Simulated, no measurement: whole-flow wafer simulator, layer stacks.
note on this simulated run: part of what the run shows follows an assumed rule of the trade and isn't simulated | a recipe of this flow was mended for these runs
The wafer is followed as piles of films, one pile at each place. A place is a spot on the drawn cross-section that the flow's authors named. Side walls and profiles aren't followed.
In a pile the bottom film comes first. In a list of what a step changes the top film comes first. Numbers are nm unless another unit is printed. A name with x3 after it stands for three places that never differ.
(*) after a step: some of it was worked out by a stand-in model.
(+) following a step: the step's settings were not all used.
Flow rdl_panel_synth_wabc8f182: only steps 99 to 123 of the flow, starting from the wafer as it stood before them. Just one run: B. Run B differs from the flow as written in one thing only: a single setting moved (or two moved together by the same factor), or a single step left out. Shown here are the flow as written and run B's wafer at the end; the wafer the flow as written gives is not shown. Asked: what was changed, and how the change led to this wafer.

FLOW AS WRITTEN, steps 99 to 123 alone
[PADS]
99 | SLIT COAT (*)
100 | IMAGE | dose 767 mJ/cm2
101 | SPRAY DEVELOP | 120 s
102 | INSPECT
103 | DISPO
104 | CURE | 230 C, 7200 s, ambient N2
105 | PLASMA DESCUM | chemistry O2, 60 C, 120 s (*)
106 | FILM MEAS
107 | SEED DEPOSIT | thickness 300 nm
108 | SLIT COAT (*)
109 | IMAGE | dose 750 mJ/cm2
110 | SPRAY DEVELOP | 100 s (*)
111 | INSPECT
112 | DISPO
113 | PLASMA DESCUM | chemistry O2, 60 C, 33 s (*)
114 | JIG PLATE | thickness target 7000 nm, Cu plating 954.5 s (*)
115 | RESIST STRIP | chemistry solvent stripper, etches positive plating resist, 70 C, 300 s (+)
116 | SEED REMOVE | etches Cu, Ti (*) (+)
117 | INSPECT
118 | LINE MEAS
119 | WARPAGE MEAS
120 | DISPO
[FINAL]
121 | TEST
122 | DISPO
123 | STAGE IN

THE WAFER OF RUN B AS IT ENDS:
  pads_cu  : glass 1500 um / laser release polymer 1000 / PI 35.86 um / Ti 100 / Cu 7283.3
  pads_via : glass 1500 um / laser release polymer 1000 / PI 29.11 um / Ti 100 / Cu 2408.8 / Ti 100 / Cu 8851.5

What caused this: step 114, JIG PLATE: Cu plating 1002 s was run, while the flow as written has Cu plating 954.5 s.

Step by step, how the change led to this:
  114 | JIG PLATE | thickness target 7000 nm, Cu plating 954.5 s (*)
      pads_cu, pads_land: +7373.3 Cu (in the flow as written it would be: +7023.8 Cu)
      pads_via: +8941.5 Cu (in the flow as written it would be: +8307.4 Cu)
